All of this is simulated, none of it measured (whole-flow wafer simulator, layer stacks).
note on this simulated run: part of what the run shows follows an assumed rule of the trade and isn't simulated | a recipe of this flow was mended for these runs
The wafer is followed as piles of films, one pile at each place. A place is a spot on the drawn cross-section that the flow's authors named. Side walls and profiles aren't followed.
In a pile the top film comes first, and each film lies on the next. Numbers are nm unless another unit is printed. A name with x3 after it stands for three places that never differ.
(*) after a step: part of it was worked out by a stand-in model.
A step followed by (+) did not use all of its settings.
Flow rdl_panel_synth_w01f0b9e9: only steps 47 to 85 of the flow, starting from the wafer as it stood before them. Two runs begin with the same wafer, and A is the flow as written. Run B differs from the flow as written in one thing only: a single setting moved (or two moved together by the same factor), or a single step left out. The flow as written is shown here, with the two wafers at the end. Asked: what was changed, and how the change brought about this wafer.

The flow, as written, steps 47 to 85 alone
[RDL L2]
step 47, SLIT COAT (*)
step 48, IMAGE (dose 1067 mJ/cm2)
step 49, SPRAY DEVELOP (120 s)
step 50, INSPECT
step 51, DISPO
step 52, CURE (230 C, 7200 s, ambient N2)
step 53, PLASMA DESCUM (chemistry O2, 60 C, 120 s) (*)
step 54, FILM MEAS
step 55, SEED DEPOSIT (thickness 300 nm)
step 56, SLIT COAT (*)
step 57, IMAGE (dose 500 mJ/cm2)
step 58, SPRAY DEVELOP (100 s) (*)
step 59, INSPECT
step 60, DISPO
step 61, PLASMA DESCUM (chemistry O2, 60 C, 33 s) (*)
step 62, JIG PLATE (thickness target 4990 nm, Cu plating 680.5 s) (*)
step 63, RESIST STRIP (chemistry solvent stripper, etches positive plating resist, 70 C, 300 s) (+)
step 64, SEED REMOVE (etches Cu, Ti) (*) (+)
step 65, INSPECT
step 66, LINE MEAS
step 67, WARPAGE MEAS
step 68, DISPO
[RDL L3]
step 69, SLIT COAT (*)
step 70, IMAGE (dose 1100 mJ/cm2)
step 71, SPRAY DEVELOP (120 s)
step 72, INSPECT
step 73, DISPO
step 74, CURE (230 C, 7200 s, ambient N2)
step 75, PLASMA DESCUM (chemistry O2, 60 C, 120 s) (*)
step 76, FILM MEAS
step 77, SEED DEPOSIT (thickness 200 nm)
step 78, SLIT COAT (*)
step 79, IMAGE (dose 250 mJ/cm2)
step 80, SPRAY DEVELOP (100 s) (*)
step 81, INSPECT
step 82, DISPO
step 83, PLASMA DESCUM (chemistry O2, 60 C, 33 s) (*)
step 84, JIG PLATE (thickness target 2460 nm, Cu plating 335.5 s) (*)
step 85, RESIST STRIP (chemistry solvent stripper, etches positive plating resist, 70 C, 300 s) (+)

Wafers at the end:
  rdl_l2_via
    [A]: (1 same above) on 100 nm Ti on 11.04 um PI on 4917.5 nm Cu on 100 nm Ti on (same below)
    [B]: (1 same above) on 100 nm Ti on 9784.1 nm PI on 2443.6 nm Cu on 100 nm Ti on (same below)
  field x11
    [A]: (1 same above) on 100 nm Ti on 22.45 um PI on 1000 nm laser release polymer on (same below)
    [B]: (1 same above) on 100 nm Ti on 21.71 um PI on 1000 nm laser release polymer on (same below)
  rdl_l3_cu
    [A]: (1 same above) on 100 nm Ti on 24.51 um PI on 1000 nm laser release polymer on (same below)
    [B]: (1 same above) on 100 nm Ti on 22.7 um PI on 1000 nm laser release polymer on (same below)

The reason: step 62, JIG PLATE: Cu plating 344.3 s was run, though the flow has Cu plating 680.5 s.

How this came from the change, step by step:
  step 62, JIG PLATE (thickness target 4990 nm, Cu plating 680.5 s) (*)
      rdl_l2_cu, rdl_l2_land, rdl_l2_via, rdl_l2_rim, rdl_l3_land, rdl_l3_via: A Cu gains 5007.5 | B Cu gains 2533.6
  step 69, SLIT COAT (*)
      rdl_l2_space: A PI gains 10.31 um | B PI gains 8363.2
      rdl_l2_via: A PI gains 11.04 um (new film) | B PI gains 9784.1 (new film)
      (and at 24 other places as well)
  step 78, SLIT COAT (*)
      rdl_l2_cu: A ILINE-POS-THICK-GRADE-A gains 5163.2 (new film) | B ILINE-POS-THICK-GRADE-A gains 5004.6 (new film)
      rdl_l2_space: A ILINE-POS-THICK-GRADE-A gains 5535.4 (new film) | B ILINE-POS-THICK-GRADE-A gains 5196.8 (new film)
      (and at 7 other places as well)
  step 80, SPRAY DEVELOP (100 s) (*)
      rdl_l3_cu: A ILINE-POS-THICK-GRADE-A loses 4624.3 (all of it) | B ILINE-POS-THICK-GRADE-A loses 4440.5 (all of it)
      rdl_l3_land: A ILINE-POS-THICK-GRADE-A loses 2880.1 (all of it) | B ILINE-POS-THICK-GRADE-A loses 3050.8 (all of it)
      (and at 1 other place as well)
  step 85, RESIST STRIP (chemistry solvent stripper, etches positive plating resist, 70 C, 300 s) (+)
      rdl_l2_cu: A ILINE-POS-THICK-GRADE-A loses 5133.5 (all of it) | B ILINE-POS-THICK-GRADE-A loses 4974.9 (all of it)
      rdl_l2_space: A ILINE-POS-THICK-GRADE-A loses 5505.7 (all of it) | B ILINE-POS-THICK-GRADE-A loses 5167.1 (all of it)
      (and at 4 other places as well)
